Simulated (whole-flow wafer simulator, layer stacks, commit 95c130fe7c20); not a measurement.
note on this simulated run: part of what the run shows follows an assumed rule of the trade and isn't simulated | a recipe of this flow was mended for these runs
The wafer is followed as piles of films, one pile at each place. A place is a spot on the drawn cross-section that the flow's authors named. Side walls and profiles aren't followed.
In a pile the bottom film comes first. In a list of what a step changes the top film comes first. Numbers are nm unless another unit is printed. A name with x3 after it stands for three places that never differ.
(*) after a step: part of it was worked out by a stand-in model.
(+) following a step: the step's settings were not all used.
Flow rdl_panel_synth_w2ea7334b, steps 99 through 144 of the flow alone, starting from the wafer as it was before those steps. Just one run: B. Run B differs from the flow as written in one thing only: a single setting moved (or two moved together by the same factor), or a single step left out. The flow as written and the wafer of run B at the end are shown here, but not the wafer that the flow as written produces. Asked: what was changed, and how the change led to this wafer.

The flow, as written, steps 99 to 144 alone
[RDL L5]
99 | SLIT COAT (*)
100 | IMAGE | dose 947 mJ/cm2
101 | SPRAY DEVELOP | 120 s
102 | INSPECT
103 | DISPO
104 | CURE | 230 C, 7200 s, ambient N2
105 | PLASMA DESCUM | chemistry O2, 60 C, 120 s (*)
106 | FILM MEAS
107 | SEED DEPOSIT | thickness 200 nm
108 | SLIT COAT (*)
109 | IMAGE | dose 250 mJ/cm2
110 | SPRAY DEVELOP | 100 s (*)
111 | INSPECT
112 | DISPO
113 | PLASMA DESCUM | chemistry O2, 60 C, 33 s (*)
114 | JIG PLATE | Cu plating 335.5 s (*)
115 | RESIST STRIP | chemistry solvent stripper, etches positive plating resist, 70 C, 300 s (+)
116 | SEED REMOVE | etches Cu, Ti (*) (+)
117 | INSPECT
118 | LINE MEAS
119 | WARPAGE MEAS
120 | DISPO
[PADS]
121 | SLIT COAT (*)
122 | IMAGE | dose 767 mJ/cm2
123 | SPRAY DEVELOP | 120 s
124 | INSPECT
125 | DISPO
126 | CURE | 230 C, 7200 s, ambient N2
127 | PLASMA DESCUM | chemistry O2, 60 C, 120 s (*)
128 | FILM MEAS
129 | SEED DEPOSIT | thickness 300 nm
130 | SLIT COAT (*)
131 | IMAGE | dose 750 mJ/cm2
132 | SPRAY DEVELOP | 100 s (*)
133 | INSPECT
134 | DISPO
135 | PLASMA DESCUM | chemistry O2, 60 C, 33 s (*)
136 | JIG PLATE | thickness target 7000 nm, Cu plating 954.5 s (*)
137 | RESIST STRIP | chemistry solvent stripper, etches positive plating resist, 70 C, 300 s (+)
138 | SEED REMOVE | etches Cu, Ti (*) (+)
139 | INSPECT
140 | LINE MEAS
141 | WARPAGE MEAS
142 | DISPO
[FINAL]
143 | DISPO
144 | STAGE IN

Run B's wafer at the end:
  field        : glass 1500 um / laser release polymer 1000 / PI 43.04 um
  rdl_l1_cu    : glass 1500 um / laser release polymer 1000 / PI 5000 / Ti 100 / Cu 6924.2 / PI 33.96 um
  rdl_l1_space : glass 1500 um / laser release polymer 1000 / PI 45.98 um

What caused this: step 114, JIG PLATE: Cu plating 308.7 s was run, whereas the flow has Cu plating 335.5 s.

The path from the change to this, step by step:
  114 | JIG PLATE | Cu plating 335.5 s (*)
      rdl_l5_cu, rdl_l5_land, rdl_l5_via, pads_land, pads_via: Cu gains 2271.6 (it would be, as written: Cu gains 2468.8)
  121 | SLIT COAT (*)
      rdl_l5_space: PI gains 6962 (it would be, as written: PI gains 7219.4)
      rdl_l5_land: PI gains 4317.5 (new film) (it would be, as written: PI gains 4480.6 (new film))
      (and at 2 other places as well)
  130 | SLIT COAT (*)
      rdl_l2_cu, rdl_l2_space: ILINE-POS-THICK-GRADE-A gains 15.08 um (new film) (it would be, as written: ILINE-POS-THICK-GRADE-A gains 15.07 um (new film))
      rdl_l5_cu, rdl_l5_space: ILINE-POS-THICK-GRADE-A gains 15.06 um (new film) (it would be, as written: ILINE-POS-THICK-GRADE-A gains 15.12 um (new film))
      (and at 6 other places as well)
  132 | SPRAY DEVELOP | 100 s (*)
      pads_cu: ILINE-POS-THICK-GRADE-A loses 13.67 um (all of it) (it would be, as written: ILINE-POS-THICK-GRADE-A loses 13.68 um (all of it))
      pads_land: ILINE-POS-THICK-GRADE-A loses 13.13 um (all of it) (it would be, as written: ILINE-POS-THICK-GRADE-A loses 13.11 um (all of it))
      (and at 1 other place as well)
  137 | RESIST STRIP | chemistry solvent stripper, etches positive plating resist, 70 C, 300 s (+)
      rdl_l5_cu, rdl_l5_space: ILINE-POS-THICK-GRADE-A loses 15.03 um (all of it) (it would be, as written: ILINE-POS-THICK-GRADE-A loses 15.09 um (all of it))
      rdl_l5_land: ILINE-POS-THICK-GRADE-A loses 14.9 um (all of it) (it would be, as written: ILINE-POS-THICK-GRADE-A loses 14.86 um (all of it))
      (and at 2 other places as well)
